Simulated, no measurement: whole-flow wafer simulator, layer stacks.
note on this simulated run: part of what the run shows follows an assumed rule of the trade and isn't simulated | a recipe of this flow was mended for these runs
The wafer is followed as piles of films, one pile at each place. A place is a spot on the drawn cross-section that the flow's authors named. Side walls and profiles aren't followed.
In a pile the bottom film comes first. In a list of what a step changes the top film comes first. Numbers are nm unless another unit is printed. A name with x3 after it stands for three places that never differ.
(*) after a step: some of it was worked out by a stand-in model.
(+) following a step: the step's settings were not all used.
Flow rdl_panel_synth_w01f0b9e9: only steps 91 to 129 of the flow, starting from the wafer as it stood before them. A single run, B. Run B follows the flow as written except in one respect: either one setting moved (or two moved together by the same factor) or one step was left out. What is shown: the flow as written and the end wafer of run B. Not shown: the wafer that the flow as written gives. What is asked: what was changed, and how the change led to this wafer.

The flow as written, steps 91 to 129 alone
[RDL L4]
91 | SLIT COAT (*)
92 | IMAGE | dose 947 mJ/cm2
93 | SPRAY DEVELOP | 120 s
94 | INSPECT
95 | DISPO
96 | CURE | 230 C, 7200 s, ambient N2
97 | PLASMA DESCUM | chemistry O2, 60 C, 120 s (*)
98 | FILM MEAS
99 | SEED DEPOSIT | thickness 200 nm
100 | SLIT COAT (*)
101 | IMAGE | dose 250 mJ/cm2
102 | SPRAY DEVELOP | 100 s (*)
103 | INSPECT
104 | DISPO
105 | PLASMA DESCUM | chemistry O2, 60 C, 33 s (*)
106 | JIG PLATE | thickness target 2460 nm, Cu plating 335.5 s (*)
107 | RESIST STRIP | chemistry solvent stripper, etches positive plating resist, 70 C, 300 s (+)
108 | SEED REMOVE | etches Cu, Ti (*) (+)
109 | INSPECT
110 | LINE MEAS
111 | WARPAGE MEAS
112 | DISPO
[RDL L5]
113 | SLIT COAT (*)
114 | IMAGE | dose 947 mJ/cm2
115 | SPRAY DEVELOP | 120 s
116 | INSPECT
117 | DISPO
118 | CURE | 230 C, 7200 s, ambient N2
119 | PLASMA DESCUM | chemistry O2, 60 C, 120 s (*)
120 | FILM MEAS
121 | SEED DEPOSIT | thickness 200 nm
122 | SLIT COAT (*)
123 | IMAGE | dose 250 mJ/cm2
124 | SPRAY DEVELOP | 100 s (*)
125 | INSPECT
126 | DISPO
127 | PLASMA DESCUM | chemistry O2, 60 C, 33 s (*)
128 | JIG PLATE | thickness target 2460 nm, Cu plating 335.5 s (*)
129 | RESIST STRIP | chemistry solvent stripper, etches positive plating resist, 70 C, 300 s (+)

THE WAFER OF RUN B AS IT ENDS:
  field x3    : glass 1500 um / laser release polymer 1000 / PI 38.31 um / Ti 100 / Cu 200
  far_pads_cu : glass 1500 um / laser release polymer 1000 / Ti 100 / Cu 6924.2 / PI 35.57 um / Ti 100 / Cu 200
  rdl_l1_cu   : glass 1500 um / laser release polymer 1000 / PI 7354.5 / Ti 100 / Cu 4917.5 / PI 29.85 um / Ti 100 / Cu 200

What caused this: step 106, JIG PLATE: Cu plating 262 s was run, though the flow has Cu plating 335.5 s.

Step by step, how the change led to this:
  106 | JIG PLATE | thickness target 2460 nm, Cu plating 335.5 s (*)
      rdl_l4_cu, rdl_l4_land, rdl_l4_via, rdl_l5_land, rdl_l5_via: Cu gains 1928 (it would be, as written: Cu gains 2468.8)
  113 | SLIT COAT (*)
      field x3, pads_land x2: PI gains 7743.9 (it would be, as written: PI gains 8112.6)
      far_pads_cu: PI gains 7690.5 (it would be, as written: PI gains 8058.6)
      (as well as at 19 more places)
  122 | SLIT COAT (*)
      rdl_l4_land: ILINE-POS-THICK-GRADE-A gains 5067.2 (new film) (it would be, as written: ILINE-POS-THICK-GRADE-A gains 4913.1 (new film))
      rdl_l4_via: ILINE-POS-THICK-GRADE-A gains 5042.2 (new film) (it would be, as written: ILINE-POS-THICK-GRADE-A gains 4830.6 (new film))
  129 | RESIST STRIP | chemistry solvent stripper, etches positive plating resist, 70 C, 300 s (+)
      rdl_l4_land: ILINE-POS-THICK-GRADE-A loses 5037.5 (all of it) (it would be, as written: ILINE-POS-THICK-GRADE-A loses 4883.4 (all of it))
      rdl_l4_via: ILINE-POS-THICK-GRADE-A loses 5012.5 (all of it) (it would be, as written: ILINE-POS-THICK-GRADE-A loses 4800.9 (all of it))
